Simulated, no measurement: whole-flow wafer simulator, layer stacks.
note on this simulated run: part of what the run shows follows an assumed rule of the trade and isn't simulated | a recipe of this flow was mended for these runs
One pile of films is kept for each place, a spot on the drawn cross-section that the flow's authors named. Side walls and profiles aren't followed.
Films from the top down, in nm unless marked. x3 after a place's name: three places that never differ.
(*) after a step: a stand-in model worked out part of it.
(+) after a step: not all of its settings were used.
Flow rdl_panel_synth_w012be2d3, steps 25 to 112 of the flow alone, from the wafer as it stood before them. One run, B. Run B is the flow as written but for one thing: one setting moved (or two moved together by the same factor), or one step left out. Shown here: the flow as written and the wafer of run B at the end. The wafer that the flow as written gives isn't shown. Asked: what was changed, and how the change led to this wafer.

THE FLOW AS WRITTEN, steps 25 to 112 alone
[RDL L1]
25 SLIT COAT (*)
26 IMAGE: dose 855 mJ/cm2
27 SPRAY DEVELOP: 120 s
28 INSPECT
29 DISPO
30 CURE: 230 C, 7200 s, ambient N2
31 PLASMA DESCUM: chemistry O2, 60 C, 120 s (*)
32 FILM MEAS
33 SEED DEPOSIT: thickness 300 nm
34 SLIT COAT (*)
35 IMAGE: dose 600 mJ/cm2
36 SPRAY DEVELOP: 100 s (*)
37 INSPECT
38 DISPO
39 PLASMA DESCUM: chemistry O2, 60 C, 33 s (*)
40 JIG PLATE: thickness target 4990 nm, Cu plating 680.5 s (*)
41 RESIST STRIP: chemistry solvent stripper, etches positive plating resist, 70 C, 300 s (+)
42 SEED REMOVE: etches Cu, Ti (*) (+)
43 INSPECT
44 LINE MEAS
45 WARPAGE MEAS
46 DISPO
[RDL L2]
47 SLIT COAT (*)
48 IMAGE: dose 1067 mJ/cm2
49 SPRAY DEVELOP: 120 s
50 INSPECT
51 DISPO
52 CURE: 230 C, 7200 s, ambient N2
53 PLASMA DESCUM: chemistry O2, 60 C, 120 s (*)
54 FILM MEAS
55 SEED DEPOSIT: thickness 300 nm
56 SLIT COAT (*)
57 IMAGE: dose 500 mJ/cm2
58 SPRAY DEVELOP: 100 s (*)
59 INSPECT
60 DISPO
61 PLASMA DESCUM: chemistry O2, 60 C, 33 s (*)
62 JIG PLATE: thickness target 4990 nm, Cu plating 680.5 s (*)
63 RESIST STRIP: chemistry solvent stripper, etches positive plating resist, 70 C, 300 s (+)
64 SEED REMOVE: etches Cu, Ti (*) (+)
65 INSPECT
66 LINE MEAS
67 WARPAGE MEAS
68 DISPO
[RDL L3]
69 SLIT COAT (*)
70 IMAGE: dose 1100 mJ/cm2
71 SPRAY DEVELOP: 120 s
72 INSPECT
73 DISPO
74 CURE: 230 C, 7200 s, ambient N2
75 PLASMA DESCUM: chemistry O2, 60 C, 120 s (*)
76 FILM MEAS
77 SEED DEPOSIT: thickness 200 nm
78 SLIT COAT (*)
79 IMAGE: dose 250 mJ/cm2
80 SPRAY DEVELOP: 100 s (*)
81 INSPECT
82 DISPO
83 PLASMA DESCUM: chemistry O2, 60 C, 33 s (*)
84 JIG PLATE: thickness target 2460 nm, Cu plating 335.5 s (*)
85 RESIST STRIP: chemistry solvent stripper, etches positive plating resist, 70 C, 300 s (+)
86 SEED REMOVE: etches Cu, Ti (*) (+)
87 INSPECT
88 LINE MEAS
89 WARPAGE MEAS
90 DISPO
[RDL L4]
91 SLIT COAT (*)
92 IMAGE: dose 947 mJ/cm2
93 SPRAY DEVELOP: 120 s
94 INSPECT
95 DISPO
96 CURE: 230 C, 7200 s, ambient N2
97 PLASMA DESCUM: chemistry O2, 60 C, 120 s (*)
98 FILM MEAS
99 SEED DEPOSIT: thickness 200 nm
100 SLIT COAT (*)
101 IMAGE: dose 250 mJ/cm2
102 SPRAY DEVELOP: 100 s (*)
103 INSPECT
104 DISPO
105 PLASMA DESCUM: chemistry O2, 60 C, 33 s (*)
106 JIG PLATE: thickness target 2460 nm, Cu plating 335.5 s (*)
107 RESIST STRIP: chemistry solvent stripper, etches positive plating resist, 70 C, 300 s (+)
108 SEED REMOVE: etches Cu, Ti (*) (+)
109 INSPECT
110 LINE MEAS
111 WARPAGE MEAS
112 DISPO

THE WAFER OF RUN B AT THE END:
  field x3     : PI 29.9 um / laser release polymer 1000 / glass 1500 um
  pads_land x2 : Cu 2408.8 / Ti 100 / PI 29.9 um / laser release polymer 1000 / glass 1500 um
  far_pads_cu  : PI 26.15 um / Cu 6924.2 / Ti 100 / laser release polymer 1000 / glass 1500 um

The cause: step 40, JIG PLATE: Cu plating 272.2 s was run, where the flow has Cu plating 680.5 s.

How the change led to this, step by step:
  40 JIG PLATE: thickness target 4990 nm, Cu plating 680.5 s (*)
      rdl_l1_cu, rdl_l1_land, rdl_l1_via, rdl_l1_rim, rdl_l2_land, rdl_l2_via: Cu +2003 (as written it would be: Cu +5007.5)
  47 SLIT COAT (*)
      field x3, rdl_l3_cu, rdl_l3_space and 9 more: PI +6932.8 (as written it would be: PI +7600.9)
      rdl_l2_cu, rdl_l2_space: PI +7443 (as written it would be: PI +8899.9)
      (and at 5 more places)
  56 SLIT COAT (*)
      rdl_l1_via: ILINE-POS-THICK-GRADE-A +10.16 um (new film) (as written it would be: ILINE-POS-THICK-GRADE-A +9582.7 (new film))
      far_pads_cu: ILINE-POS-THICK-GRADE-A +9536.6 (new film) (as written it would be: ILINE-POS-THICK-GRADE-A +9933.1 (new film))
      (and at 8 more places)
  58 SPRAY DEVELOP: 100 s (*)
      rdl_l2_cu: ILINE-POS-THICK-GRADE-A -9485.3 (all of it) (as written it would be: ILINE-POS-THICK-GRADE-A -9884.2 (all of it))
      rdl_l2_land: ILINE-POS-THICK-GRADE-A -7869.9 (all of it) (as written it would be: ILINE-POS-THICK-GRADE-A -7416.3 (all of it))
      (and at 1 more place)
  63 RESIST STRIP: chemistry solvent stripper, etches positive plating resist, 70 C, 300 s (+)
      rdl_l1_via: ILINE-POS-THICK-GRADE-A -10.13 um (all of it) (as written it would be: ILINE-POS-THICK-GRADE-A -9553 (all of it))
      far_pads_cu: ILINE-POS-THICK-GRADE-A -9506.9 (all of it) (as written it would be: ILINE-POS-THICK-GRADE-A -9903.4 (all of it))
      (and at 5 more places)
  69 SLIT COAT (*)
      rdl_l2_space: PI +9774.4 (as written it would be: PI +10.31 um)
      far_pads_cu: PI +7527.7 (as written it would be: PI +7887)
      (and at 8 more places)
  78 SLIT COAT (*)
      rdl_l1_cu: ILINE-POS-THICK-GRADE-A +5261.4 (new film) (as written it would be: ILINE-POS-THICK-GRADE-A +5065.8 (new film))
      rdl_l1_space: ILINE-POS-THICK-GRADE-A +5319.4 (new film) (as written it would be: ILINE-POS-THICK-GRADE-A +5190.8 (new film))
      (and at 5 more places)
  85 RESIST STRIP: chemistry solvent stripper, etches positive plating resist, 70 C, 300 s (+)
      rdl_l1_cu: ILINE-POS-THICK-GRADE-A -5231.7 (all of it) (as written it would be: ILINE-POS-THICK-GRADE-A -5036.1 (all of it))
      rdl_l1_space: ILINE-POS-THICK-GRADE-A -5289.7 (all of it) (as written it would be: ILINE-POS-THICK-GRADE-A -5161.1 (all of it))
      (and at 5 more places)
  91 SLIT COAT (*)
      rdl_l1_cu: PI +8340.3 (as written it would be: PI +8062.8)
      rdl_l1_space: PI +8403.7 (as written it would be: PI +8218.5)
      (and at 5 more places)
  100 SLIT COAT (*)
      rdl_l1_cu: ILINE-POS-THICK-GRADE-A +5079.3 (new film) (as written it would be: ILINE-POS-THICK-GRADE-A +5202.8 (new film))
      rdl_l1_space: ILINE-POS-THICK-GRADE-A +5071.1 (new film) (as written it would be: ILINE-POS-THICK-GRADE-A +5250.1 (new film))
      (and at 1 more place)
  107 RESIST STRIP: chemistry solvent stripper, etches positive plating resist, 70 C, 300 s (+)
      rdl_l1_cu: ILINE-POS-THICK-GRADE-A -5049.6 (all of it) (as written it would be: ILINE-POS-THICK-GRADE-A -5173.1 (all of it))
      rdl_l1_space: ILINE-POS-THICK-GRADE-A -5041.4 (all of it) (as written it would be: ILINE-POS-THICK-GRADE-A -5220.4 (all of it))
      (and at 2 more places)
